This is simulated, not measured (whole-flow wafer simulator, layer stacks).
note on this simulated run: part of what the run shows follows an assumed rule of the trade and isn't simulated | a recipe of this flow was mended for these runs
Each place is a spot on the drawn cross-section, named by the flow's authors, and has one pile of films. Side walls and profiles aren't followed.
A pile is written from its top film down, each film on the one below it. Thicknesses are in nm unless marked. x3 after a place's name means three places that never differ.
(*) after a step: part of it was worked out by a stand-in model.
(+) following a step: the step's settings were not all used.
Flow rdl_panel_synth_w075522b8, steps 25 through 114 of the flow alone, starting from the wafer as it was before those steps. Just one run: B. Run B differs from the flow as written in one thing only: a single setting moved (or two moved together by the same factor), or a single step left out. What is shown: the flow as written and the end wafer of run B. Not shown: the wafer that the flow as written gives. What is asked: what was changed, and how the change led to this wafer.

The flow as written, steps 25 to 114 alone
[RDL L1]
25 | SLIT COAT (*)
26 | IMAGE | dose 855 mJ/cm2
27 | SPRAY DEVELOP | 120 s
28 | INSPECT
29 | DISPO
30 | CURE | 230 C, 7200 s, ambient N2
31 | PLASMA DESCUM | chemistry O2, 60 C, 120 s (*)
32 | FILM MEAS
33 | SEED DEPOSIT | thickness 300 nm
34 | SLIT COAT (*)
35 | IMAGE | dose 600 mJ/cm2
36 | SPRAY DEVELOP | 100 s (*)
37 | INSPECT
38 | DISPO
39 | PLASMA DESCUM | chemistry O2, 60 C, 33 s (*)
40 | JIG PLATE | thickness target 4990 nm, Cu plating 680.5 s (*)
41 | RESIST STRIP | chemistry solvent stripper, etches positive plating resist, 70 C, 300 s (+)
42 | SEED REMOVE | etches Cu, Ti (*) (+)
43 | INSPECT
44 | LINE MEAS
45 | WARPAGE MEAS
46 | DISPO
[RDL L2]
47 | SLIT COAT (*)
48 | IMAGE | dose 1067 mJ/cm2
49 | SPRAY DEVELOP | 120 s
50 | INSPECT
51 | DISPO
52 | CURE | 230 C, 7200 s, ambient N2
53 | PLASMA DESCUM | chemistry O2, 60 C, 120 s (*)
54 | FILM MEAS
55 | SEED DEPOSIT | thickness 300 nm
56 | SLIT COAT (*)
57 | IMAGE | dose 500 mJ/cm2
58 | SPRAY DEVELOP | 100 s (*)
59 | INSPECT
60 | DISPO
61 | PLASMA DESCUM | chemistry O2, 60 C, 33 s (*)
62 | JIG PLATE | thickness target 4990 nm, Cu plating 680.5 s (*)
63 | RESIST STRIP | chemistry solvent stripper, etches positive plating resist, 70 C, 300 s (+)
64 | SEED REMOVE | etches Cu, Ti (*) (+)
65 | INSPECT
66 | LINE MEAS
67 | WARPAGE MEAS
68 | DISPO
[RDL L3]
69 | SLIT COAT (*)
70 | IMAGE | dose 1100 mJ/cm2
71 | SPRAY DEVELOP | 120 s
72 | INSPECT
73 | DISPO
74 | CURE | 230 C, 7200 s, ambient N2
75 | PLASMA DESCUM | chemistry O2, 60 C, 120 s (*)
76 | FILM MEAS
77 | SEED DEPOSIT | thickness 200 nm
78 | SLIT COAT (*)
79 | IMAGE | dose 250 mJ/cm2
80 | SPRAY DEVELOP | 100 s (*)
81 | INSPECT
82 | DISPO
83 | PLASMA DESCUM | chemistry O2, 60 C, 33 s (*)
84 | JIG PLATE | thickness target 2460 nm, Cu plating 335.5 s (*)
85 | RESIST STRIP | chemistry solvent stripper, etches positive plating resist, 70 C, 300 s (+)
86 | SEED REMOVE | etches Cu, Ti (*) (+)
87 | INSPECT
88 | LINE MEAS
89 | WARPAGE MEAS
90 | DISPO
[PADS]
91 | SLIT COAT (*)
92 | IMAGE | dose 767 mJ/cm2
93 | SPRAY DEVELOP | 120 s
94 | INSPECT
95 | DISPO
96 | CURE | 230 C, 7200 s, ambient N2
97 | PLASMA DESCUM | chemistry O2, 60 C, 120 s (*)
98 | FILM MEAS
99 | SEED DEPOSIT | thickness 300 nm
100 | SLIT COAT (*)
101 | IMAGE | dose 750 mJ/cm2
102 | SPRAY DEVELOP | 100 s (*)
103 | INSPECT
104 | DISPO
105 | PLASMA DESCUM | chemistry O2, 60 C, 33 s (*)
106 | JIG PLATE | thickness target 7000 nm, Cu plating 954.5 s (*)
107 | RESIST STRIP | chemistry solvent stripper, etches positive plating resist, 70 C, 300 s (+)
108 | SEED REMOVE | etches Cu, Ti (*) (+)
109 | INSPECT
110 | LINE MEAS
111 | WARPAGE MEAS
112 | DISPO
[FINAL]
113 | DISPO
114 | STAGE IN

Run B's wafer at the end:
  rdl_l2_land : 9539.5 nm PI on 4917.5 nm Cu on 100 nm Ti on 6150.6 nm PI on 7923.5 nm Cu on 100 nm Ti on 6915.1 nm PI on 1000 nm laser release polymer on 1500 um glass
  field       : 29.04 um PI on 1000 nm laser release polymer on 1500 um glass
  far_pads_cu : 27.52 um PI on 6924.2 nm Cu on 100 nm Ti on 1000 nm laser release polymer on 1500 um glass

Cause: step 40, JIG PLATE: Cu plating 1089 s was run, though the flow has Cu plating 680.5 s.

Step by step, how the change led to this:
  40 | JIG PLATE | thickness target 4990 nm, Cu plating 680.5 s (*)
      rdl_l1_cu, rdl_l1_land, rdl_l1_via, rdl_l1_rim, rdl_l2_land, rdl_l2_via: +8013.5 Cu (it would be, as written: +5007.5 Cu)
  47 | SLIT COAT (*)
      rdl_l2_cu, rdl_l2_space: +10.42 um PI (it would be, as written: +8899.9 PI)
      rdl_l1_space: +11.29 um PI (it would be, as written: +9924.5 PI)
      (as well as at 15 more places)
  56 | SLIT COAT (*)
      rdl_l2_cu, rdl_l2_space: +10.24 um ILINE-POS-THICK-GRADE-A (new film) (it would be, as written: +9884.2 ILINE-POS-THICK-GRADE-A (new film))
      far_pads_cu: +10.26 um ILINE-POS-THICK-GRADE-A (new film) (it would be, as written: +9933.1 ILINE-POS-THICK-GRADE-A (new film))
      (as well as at 7 more places)
  58 | SPRAY DEVELOP | 100 s (*)
      rdl_l2_cu: -10.24 um ILINE-POS-THICK-GRADE-A (all of it) (it would be, as written: -9884.2 ILINE-POS-THICK-GRADE-A (all of it))
      rdl_l2_land: -7009.2 ILINE-POS-THICK-GRADE-A (all of it) (it would be, as written: -7416.3 ILINE-POS-THICK-GRADE-A (all of it))
      (as well as at 1 more place)
  63 | RESIST STRIP | chemistry solvent stripper, etches positive plating resist, 70 C, 300 s (+)
      far_pads_cu: -10.23 um ILINE-POS-THICK-GRADE-A (all of it) (it would be, as written: -9903.4 ILINE-POS-THICK-GRADE-A (all of it))
      rdl_l1_cu: -9711.1 ILINE-POS-THICK-GRADE-A (all of it) (it would be, as written: -10.01 um ILINE-POS-THICK-GRADE-A (all of it))
      (as well as at 5 more places)
  69 | SLIT COAT (*)
      far_pads_cu: +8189 PI (it would be, as written: +7887 PI)
      rdl_l1_cu: +7615.4 PI (it would be, as written: +7912.4 PI)
      (as well as at 8 more places)
  78 | SLIT COAT (*)
      far_pads_cu: +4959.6 ILINE-POS-THICK-GRADE-A (new film) (it would be, as written: +4858.1 ILINE-POS-THICK-GRADE-A (new film))
      rdl_l1_land: +4230.9 ILINE-POS-THICK-GRADE-A (new film) (it would be, as written: +4415.5 ILINE-POS-THICK-GRADE-A (new film))
      (as well as at 5 more places)
  85 | RESIST STRIP | chemistry solvent stripper, etches positive plating resist, 70 C, 300 s (+)
      far_pads_cu: -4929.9 ILINE-POS-THICK-GRADE-A (all of it) (it would be, as written: -4828.4 ILINE-POS-THICK-GRADE-A (all of it))
      rdl_l1_land: -4201.2 ILINE-POS-THICK-GRADE-A (all of it) (it would be, as written: -4385.8 ILINE-POS-THICK-GRADE-A (all of it))
      (as well as at 5 more places)
  91 | SLIT COAT (*)
      far_pads_cu: +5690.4 PI (it would be, as written: +5838.2 PI)
      rdl_l1_cu: +5778.7 PI (it would be, as written: +6093.4 PI)
      (as well as at 6 more places)
  100 | SLIT COAT (*)
      far_pads_cu: +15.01 um ILINE-POS-THICK-GRADE-A (new film) (it would be, as written: +14.95 um ILINE-POS-THICK-GRADE-A (new film))
      rdl_l1_cu: +15.29 um ILINE-POS-THICK-GRADE-A (new film) (it would be, as written: +15.24 um ILINE-POS-THICK-GRADE-A (new film))
      (as well as at 8 more places)
  107 | RESIST STRIP | chemistry solvent stripper, etches positive plating resist, 70 C, 300 s (+)
      far_pads_cu: -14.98 um ILINE-POS-THICK-GRADE-A (all of it) (it would be, as written: -14.92 um ILINE-POS-THICK-GRADE-A (all of it))
      rdl_l1_cu: -15.26 um ILINE-POS-THICK-GRADE-A (all of it) (it would be, as written: -15.21 um ILINE-POS-THICK-GRADE-A (all of it))
      (as well as at 8 more places)
